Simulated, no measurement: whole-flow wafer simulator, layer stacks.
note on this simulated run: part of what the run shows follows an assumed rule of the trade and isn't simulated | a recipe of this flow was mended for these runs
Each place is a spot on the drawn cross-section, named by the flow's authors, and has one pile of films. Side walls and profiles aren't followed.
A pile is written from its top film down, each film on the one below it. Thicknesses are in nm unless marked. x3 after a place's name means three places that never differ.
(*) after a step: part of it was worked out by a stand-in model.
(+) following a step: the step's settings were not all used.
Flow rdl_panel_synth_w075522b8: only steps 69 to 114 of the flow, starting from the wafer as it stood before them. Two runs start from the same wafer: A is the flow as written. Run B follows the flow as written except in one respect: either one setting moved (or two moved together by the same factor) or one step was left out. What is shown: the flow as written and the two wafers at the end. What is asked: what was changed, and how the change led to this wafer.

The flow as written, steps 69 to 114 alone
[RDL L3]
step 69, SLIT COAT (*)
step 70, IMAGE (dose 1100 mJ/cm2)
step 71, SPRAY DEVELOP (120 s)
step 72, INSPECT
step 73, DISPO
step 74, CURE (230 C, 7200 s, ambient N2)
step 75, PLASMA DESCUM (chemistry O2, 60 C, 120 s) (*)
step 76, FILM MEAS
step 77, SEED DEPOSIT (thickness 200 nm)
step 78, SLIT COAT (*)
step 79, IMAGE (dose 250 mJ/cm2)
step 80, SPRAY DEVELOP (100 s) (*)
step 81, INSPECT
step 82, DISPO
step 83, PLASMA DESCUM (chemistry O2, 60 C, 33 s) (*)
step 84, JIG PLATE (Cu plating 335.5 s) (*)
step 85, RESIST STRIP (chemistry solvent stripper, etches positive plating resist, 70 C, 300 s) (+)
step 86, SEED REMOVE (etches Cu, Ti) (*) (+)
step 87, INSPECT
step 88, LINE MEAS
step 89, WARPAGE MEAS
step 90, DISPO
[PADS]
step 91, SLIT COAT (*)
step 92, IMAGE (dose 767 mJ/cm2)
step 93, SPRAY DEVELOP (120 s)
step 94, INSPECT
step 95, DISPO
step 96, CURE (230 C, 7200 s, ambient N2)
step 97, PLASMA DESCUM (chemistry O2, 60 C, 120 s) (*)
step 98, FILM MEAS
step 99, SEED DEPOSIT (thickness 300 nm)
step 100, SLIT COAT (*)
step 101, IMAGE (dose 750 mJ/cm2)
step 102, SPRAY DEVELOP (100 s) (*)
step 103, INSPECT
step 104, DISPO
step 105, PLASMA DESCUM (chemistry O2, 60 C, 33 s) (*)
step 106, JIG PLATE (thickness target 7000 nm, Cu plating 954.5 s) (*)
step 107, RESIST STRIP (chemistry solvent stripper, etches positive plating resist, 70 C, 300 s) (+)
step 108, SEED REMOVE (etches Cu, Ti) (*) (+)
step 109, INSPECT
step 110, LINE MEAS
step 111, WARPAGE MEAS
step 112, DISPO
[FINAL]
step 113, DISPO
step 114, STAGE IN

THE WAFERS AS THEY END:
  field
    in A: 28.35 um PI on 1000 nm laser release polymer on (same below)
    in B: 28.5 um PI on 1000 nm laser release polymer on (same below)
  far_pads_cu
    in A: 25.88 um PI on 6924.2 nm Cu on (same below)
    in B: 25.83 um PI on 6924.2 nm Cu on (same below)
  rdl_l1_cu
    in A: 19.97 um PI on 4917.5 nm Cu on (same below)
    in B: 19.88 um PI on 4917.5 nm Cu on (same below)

Cause: step 84, JIG PLATE: Cu plating 389.2 s was run, while the flow as written has Cu plating 335.5 s.

Step by step, how the change led to this:
  step 84, JIG PLATE (Cu plating 335.5 s) (*)
      rdl_l3_cu, rdl_l3_land, rdl_l3_via, pads_land, pads_via: A Cu gains 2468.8 | B Cu gains 2864
  step 91, SLIT COAT (*)
      field: A PI gains 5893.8 | B PI gains 6043.5
      rdl_l2_cu: A PI gains 6011.4 | B PI gains 6161.9
      (also at 10 further places)
  step 100, SLIT COAT (*)
      rdl_l1_land, rdl_l3_land: A ILINE-POS-THICK-GRADE-A gains 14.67 um (new film) | B ILINE-POS-THICK-GRADE-A gains 14.58 um (new film)
      far_pads_cu: A ILINE-POS-THICK-GRADE-A gains 14.95 um (new film) | B ILINE-POS-THICK-GRADE-A gains 14.84 um (new film)
      (also at 11 further places)
  step 102, SPRAY DEVELOP (100 s) (*)
      pads_cu: A ILINE-POS-THICK-GRADE-A loses 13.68 um (all of it) | B ILINE-POS-THICK-GRADE-A loses 13.7 um (all of it)
      pads_land: A ILINE-POS-THICK-GRADE-A loses 13.11 um (all of it) | B ILINE-POS-THICK-GRADE-A loses 13.08 um (all of it)
      (also at 1 further place)
  step 107, RESIST STRIP (chemistry solvent stripper, etches positive plating resist, 70 C, 300 s) (+)
      rdl_l1_land, rdl_l3_land: A ILINE-POS-THICK-GRADE-A loses 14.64 um (all of it) | B ILINE-POS-THICK-GRADE-A loses 14.55 um (all of it)
      far_pads_cu: A ILINE-POS-THICK-GRADE-A loses 14.92 um (all of it) | B ILINE-POS-THICK-GRADE-A loses 14.81 um (all of it)
      (also at 8 further places)
